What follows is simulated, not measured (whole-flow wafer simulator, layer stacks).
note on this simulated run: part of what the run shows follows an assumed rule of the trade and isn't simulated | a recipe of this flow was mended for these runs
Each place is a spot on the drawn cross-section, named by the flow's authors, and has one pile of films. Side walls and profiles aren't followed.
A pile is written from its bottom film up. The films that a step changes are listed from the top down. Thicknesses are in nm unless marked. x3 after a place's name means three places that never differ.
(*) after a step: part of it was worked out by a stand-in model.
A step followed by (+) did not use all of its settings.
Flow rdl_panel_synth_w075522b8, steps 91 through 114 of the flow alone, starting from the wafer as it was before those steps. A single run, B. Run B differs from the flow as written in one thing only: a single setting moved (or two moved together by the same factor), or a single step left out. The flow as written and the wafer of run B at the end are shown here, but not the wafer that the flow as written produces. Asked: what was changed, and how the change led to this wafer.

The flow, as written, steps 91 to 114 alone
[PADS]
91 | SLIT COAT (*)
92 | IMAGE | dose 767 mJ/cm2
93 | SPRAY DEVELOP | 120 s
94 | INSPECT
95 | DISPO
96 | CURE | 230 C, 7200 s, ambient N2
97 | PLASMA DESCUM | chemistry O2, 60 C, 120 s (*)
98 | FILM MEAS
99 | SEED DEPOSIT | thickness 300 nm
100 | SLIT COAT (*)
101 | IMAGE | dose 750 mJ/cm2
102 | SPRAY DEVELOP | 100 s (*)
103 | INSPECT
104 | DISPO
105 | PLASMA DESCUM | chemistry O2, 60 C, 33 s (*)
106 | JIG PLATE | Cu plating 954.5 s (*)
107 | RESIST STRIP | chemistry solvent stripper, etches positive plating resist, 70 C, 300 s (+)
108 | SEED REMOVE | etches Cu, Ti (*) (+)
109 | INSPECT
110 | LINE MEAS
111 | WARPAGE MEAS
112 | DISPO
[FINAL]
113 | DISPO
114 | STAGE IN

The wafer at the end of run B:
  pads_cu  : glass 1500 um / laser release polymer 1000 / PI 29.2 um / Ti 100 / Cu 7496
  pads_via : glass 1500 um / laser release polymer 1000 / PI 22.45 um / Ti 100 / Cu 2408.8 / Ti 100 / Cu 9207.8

What caused this: step 106, JIG PLATE: Cu plating 1031 s was run, though the flow has Cu plating 954.5 s.

How this came from the change, step by step:
  106 | JIG PLATE | Cu plating 954.5 s (*)
      pads_cu, pads_land: +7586 Cu (it would be, as written: +7023.8 Cu)
      pads_via: +9297.8 Cu (it would be, as written: +8307.4 Cu)
